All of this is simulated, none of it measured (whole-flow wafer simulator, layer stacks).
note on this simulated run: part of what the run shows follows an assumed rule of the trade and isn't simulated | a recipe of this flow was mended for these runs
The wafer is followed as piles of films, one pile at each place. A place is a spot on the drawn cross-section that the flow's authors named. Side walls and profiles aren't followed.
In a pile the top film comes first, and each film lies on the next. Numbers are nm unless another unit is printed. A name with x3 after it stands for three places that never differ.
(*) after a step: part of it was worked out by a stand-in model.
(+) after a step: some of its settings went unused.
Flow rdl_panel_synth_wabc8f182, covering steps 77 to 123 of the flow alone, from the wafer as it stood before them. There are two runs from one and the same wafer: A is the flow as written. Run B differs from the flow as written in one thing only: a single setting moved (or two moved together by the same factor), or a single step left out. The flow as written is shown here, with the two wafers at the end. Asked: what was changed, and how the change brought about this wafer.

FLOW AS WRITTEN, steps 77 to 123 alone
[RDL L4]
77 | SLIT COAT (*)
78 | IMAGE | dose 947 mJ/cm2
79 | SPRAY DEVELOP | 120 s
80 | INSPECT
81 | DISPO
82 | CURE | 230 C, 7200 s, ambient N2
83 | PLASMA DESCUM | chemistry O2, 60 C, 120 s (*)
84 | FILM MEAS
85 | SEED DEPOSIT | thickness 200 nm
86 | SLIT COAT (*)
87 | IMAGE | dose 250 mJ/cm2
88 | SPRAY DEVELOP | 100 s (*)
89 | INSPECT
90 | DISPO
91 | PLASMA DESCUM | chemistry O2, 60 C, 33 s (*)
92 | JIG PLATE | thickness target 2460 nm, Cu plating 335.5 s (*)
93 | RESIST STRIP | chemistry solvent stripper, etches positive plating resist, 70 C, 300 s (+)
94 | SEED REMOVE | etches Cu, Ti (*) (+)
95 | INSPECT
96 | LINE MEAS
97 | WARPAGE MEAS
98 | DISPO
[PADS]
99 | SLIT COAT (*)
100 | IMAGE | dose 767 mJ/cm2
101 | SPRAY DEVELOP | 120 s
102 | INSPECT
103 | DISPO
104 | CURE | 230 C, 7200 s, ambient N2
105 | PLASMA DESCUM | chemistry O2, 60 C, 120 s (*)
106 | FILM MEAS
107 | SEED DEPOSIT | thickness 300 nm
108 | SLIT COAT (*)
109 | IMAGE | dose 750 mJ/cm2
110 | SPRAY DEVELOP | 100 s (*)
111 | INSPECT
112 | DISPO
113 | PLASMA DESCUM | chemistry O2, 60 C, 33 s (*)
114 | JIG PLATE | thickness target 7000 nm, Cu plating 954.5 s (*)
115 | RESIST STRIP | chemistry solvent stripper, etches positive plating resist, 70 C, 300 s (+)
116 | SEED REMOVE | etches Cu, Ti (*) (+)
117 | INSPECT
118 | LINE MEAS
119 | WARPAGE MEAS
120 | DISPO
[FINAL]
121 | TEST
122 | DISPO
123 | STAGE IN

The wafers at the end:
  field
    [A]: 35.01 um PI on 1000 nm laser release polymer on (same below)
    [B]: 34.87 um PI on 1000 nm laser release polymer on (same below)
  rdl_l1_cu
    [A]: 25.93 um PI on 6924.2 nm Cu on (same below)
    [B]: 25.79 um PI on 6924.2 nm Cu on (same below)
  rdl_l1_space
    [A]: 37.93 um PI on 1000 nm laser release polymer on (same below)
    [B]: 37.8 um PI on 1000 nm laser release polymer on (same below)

Cause: step 92, JIG PLATE: Cu plating 285.2 s was run, though the flow has Cu plating 335.5 s.

How this came from the change, step by step:
  92 | JIG PLATE | thickness target 2460 nm, Cu plating 335.5 s (*)
      rdl_l4_cu, rdl_l4_land, rdl_l4_via, pads_land, pads_via: A Cu gains 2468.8 | B Cu gains 2098.7
  99 | SLIT COAT (*)
      field: A PI gains 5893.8 | B PI gains 5755.7
      rdl_l1_cu: A PI gains 5874.7 | B PI gains 5736.8
      (as well as at 18 more places)
  108 | SLIT COAT (*)
      rdl_l4_cu: A ILINE-POS-THICK-GRADE-A gains 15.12 um (new film) | B ILINE-POS-THICK-GRADE-A gains 15 um (new film)
      rdl_l4_space: A ILINE-POS-THICK-GRADE-A gains 15.12 um (new film) | B ILINE-POS-THICK-GRADE-A gains 15.01 um (new film)
      (as well as at 6 more places)
  110 | SPRAY DEVELOP | 100 s (*)
      pads_cu: A ILINE-POS-THICK-GRADE-A loses 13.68 um (all of it) | B ILINE-POS-THICK-GRADE-A loses 13.66 um (all of it)
      pads_land: A ILINE-POS-THICK-GRADE-A loses 13.11 um (all of it) | B ILINE-POS-THICK-GRADE-A loses 13.14 um (all of it)
      (as well as at 1 more place)
  115 | RESIST STRIP | chemistry solvent stripper, etches positive plating resist, 70 C, 300 s (+)
      rdl_l4_cu: A ILINE-POS-THICK-GRADE-A loses 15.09 um (all of it) | B ILINE-POS-THICK-GRADE-A loses 14.97 um (all of it)
      rdl_l4_space: A ILINE-POS-THICK-GRADE-A loses 15.09 um (all of it) | B ILINE-POS-THICK-GRADE-A loses 14.98 um (all of it)
      (as well as at 3 more places)
